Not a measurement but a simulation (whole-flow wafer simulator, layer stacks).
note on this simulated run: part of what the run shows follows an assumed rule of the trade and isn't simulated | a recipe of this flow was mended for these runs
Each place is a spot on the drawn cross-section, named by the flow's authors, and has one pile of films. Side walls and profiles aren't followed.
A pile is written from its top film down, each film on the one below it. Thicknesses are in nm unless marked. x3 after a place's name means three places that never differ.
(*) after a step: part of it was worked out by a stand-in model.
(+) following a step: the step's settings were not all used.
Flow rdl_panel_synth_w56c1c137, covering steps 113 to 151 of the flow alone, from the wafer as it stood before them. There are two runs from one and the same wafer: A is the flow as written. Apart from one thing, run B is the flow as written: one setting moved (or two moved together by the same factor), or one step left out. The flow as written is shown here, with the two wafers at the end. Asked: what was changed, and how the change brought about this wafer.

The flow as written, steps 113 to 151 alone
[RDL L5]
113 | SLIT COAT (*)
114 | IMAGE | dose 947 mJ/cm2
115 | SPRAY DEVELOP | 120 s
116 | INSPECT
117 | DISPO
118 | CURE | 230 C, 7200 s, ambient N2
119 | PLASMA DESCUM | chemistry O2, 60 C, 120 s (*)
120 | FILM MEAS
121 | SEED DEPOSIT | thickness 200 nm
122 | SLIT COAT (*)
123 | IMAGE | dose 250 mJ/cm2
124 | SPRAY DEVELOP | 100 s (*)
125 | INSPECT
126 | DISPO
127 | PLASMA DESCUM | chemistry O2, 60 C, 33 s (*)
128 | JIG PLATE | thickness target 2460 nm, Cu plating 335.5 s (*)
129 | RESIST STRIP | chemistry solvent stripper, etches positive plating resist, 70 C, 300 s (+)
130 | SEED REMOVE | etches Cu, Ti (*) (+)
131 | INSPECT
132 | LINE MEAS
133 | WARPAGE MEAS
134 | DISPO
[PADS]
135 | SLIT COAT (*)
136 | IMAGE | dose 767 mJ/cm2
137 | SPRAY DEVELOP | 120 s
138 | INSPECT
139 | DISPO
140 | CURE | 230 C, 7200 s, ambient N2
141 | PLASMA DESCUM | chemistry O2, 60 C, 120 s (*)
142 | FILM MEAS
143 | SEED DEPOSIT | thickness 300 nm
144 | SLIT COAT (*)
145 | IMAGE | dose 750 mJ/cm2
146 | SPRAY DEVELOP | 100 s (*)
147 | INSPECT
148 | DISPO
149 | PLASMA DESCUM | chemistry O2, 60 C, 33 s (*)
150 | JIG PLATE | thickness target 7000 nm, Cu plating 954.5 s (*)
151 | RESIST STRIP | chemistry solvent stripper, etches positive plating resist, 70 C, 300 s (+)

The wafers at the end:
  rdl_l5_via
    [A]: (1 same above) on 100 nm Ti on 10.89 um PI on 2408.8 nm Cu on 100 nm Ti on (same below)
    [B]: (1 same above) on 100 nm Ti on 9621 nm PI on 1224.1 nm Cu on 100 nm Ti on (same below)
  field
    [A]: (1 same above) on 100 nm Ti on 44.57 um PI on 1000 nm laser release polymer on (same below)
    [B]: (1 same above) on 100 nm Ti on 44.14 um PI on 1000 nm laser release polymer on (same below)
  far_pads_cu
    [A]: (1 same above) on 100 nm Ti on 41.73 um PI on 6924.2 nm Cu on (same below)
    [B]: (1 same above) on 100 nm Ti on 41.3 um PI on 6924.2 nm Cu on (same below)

The reason: step 128, JIG PLATE: Cu plating 174.5 s was run, whereas the flow has Cu plating 335.5 s.

Step by step, how the change led to this:
  128 | JIG PLATE | thickness target 2460 nm, Cu plating 335.5 s (*)
      rdl_l5_cu, rdl_l5_land, rdl_l5_via, pads_land, pads_via: A +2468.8 Cu | B +1284.1 Cu
  135 | SLIT COAT (*)
      rdl_l5_via: A +10.89 um PI (new film) | B +9621 PI (new film)
      rdl_l2_cu, rdl_l2_space: A +5972.5 PI | B +5537 PI
      (also at 24 further places)
  144 | SLIT COAT (*)
      rdl_l5_cu: A +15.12 um ILINE-POS-THICK-GRADE-A (new film) | B +14.7 um ILINE-POS-THICK-GRADE-A (new film)
      rdl_l5_space: A +15.12 um ILINE-POS-THICK-GRADE-A (new film) | B +14.82 um ILINE-POS-THICK-GRADE-A (new film)
      (also at 6 further places)
  146 | SPRAY DEVELOP | 100 s (*)
      pads_cu: A -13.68 um ILINE-POS-THICK-GRADE-A (all of it) | B -13.62 um ILINE-POS-THICK-GRADE-A (all of it)
      pads_land: A -13.11 um ILINE-POS-THICK-GRADE-A (all of it) | B -13.21 um ILINE-POS-THICK-GRADE-A (all of it)
      (also at 1 further place)
  150 | JIG PLATE | thickness target 7000 nm, Cu plating 954.5 s (*)
      pads_via: A +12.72 um Au/Ni/Cu (new film) | B +12.87 um Au/Ni/Cu (new film)
  151 | RESIST STRIP | chemistry solvent stripper, etches positive plating resist, 70 C, 300 s (+)
      rdl_l5_cu: A -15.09 um ILINE-POS-THICK-GRADE-A (all of it) | B -14.67 um ILINE-POS-THICK-GRADE-A (all of it)
      rdl_l5_space: A -15.09 um ILINE-POS-THICK-GRADE-A (all of it) | B -14.79 um ILINE-POS-THICK-GRADE-A (all of it)
      (also at 3 further places)
